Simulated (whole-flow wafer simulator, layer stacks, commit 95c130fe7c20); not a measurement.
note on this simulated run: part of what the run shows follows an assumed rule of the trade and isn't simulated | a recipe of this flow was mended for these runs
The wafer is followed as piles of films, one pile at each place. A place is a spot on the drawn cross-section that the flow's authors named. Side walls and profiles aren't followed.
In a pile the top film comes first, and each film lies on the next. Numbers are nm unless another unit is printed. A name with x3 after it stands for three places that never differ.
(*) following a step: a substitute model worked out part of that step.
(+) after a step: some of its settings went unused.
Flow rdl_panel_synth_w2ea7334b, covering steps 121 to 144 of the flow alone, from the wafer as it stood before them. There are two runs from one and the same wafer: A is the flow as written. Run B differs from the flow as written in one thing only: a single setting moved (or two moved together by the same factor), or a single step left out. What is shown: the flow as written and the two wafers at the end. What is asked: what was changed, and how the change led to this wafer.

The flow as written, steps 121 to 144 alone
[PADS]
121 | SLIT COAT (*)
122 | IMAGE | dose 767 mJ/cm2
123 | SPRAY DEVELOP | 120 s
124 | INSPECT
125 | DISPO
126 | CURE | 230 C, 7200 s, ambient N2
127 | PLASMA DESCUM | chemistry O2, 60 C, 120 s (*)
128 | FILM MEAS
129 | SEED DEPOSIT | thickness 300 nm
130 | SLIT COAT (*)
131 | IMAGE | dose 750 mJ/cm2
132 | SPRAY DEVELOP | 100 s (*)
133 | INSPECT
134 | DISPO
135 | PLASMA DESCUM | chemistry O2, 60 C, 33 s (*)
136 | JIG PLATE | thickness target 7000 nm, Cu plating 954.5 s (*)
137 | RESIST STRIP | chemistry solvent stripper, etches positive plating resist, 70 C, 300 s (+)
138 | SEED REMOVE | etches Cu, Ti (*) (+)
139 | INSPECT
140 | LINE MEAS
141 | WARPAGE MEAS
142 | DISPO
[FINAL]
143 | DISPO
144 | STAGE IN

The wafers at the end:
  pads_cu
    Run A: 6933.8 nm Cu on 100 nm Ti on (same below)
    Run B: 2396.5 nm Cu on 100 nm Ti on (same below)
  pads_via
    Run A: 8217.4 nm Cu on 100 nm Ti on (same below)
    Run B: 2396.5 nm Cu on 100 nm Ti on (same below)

What caused this: step 136, JIG PLATE: Cu plating 337.9 s was run, though the flow has Cu plating 954.5 s.

How this came from the change, step by step:
  136 | JIG PLATE | thickness target 7000 nm, Cu plating 954.5 s (*)
      pads_cu, pads_land: A +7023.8 Cu | B +2486.5 Cu
      pads_via: A +8307.4 Cu | B +2486.5 Cu
